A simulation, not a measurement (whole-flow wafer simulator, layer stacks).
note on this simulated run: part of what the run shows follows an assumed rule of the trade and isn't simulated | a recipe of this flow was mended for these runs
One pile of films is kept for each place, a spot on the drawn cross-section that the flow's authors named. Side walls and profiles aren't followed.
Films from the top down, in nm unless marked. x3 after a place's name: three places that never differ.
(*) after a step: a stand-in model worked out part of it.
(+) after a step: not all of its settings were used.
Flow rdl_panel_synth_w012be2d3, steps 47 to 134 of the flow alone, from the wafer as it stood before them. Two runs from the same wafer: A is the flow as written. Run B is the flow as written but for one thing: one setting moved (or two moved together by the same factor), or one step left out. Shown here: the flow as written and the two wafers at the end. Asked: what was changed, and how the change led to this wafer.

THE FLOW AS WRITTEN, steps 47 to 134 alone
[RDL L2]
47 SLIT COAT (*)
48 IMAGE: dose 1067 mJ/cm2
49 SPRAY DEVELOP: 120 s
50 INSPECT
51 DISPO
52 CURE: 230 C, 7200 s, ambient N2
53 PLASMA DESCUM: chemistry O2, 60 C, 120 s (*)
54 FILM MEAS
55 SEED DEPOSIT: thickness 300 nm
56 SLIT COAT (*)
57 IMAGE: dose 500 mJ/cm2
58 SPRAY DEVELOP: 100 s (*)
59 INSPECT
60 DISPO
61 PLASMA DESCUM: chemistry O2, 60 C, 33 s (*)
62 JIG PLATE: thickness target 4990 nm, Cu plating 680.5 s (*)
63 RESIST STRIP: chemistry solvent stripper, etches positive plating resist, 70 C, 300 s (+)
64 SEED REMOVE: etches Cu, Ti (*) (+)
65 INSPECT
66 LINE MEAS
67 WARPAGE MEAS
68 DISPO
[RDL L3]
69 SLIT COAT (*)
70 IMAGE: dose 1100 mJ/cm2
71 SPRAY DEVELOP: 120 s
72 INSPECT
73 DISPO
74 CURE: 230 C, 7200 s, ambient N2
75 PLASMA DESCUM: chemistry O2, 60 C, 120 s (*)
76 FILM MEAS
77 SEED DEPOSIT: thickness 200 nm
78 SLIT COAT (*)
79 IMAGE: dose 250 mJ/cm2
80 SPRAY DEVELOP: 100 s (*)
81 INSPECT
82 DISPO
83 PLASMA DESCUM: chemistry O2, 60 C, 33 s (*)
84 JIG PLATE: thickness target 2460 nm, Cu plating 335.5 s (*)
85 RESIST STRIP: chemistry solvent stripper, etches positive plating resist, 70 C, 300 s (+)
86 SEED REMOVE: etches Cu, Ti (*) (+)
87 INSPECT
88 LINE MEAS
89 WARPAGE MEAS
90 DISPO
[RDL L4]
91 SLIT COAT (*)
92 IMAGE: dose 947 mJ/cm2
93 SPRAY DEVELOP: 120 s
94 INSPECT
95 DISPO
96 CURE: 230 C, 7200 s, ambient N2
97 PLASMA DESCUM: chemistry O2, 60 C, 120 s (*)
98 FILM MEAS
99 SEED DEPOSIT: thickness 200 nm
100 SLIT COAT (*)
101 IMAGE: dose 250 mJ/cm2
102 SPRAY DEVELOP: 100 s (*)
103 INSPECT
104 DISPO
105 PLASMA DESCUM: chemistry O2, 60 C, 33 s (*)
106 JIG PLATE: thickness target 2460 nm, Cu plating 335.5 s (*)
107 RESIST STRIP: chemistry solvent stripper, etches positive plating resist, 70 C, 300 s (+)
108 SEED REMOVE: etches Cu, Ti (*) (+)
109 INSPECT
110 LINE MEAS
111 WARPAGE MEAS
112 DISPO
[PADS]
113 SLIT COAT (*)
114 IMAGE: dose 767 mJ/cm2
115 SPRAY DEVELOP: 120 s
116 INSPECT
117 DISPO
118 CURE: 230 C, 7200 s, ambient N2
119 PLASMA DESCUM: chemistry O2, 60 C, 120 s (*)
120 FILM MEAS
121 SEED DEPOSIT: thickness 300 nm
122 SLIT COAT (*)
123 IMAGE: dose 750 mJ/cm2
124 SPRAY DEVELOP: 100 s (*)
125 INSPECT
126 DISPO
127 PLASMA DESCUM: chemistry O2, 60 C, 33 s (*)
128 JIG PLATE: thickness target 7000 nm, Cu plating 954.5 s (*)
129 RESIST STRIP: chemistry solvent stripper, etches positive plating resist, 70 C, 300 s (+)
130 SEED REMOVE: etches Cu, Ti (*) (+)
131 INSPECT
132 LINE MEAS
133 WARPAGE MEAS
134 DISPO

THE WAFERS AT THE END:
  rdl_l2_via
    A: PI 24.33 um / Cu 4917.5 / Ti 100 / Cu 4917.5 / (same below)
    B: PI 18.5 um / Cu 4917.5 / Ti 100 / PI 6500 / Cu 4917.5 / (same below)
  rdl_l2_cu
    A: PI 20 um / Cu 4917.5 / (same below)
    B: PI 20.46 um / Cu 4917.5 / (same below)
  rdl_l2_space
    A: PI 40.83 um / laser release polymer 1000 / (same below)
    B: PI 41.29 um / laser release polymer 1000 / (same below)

The cause: step 49, SPRAY DEVELOP: 120 s, was left out.

How the change led to this, step by step:
  56 SLIT COAT (*)
      rdl_l2_cu, rdl_l2_space: A ILINE-POS-THICK-GRADE-A +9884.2 (new film) | B ILINE-POS-THICK-GRADE-A +10.69 um (new film)
      rdl_l2_via: A ILINE-POS-THICK-GRADE-A +12.83 um (new film) | B ILINE-POS-THICK-GRADE-A +9183.2 (new film)
      (and at 2 more places)
  58 SPRAY DEVELOP: 100 s (*)
      rdl_l2_cu: A ILINE-POS-THICK-GRADE-A -9884.2 (all of it) | B ILINE-POS-THICK-GRADE-A -10.69 um (all of it)
      rdl_l2_via: A ILINE-POS-THICK-GRADE-A -12.83 um (all of it) | B ILINE-POS-THICK-GRADE-A -9183.2 (all of it)
      (and at 1 more place)
  63 RESIST STRIP: chemistry solvent stripper, etches positive plating resist, 70 C, 300 s (+)
      rdl_l2_space: A ILINE-POS-THICK-GRADE-A -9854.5 (all of it) | B ILINE-POS-THICK-GRADE-A -10.66 um (all of it)
      rdl_l1_rim: A ILINE-POS-THICK-GRADE-A -8353.4 (all of it) | B ILINE-POS-THICK-GRADE-A -9509.2 (all of it)
  69 SLIT COAT (*)
      rdl_l2_via: A PI +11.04 um (new film) | B PI +5936.2 (new film)
      rdl_l2_cu: A PI +5700.3 (new film) | B PI +5944.3 (new film)
      (and at 3 more places)
  78 SLIT COAT (*)
      rdl_l2_cu: A ILINE-POS-THICK-GRADE-A +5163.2 (new film) | B ILINE-POS-THICK-GRADE-A +5313.8 (new film)
      rdl_l2_space: A ILINE-POS-THICK-GRADE-A +5535.4 (new film) | B ILINE-POS-THICK-GRADE-A +5678.3 (new film)
      (and at 3 more places)
  85 RESIST STRIP: chemistry solvent stripper, etches positive plating resist, 70 C, 300 s (+)
      rdl_l2_cu: A ILINE-POS-THICK-GRADE-A -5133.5 (all of it) | B ILINE-POS-THICK-GRADE-A -5284.1 (all of it)
      rdl_l2_space: A ILINE-POS-THICK-GRADE-A -5505.7 (all of it) | B ILINE-POS-THICK-GRADE-A -5648.6 (all of it)
      (and at 3 more places)
  91 SLIT COAT (*)
      rdl_l2_land: A PI +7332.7 | B PI +7581.9
      rdl_l2_via: A PI +7647.3 | B PI +7084.6
  100 SLIT COAT (*)
      rdl_l2_via: A ILINE-POS-THICK-GRADE-A +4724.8 (new film) | B ILINE-POS-THICK-GRADE-A +4548.2 (new film)
  107 RESIST STRIP: chemistry solvent stripper, etches positive plating resist, 70 C, 300 s (+)
      rdl_l2_via: A ILINE-POS-THICK-GRADE-A -4695.1 (all of it) | B ILINE-POS-THICK-GRADE-A -4518.5 (all of it)
  113 SLIT COAT (*)
      rdl_l2_via: A PI +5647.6 | B PI +5483.5
  122 SLIT COAT (*)
      rdl_l2_cu, rdl_l2_space: A ILINE-POS-THICK-GRADE-A +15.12 um (new film) | B ILINE-POS-THICK-GRADE-A +15.18 um (new film)
      rdl_l1_rim: A ILINE-POS-THICK-GRADE-A +14.99 um (new film) | B ILINE-POS-THICK-GRADE-A +15 um (new film)
      (and at 2 more places)
  129 RESIST STRIP: chemistry solvent stripper, etches positive plating resist, 70 C, 300 s (+)
      rdl_l2_cu, rdl_l2_space: A ILINE-POS-THICK-GRADE-A -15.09 um (all of it) | B ILINE-POS-THICK-GRADE-A -15.15 um (all of it)
      rdl_l1_rim: A ILINE-POS-THICK-GRADE-A -14.96 um (all of it) | B ILINE-POS-THICK-GRADE-A -14.97 um (all of it)
      (and at 2 more places)
Counting metal films that touch as one body, rdl_l2_via has 2 bodies (between them, from the top down: PI 6500); the flow as written gives 1 body.
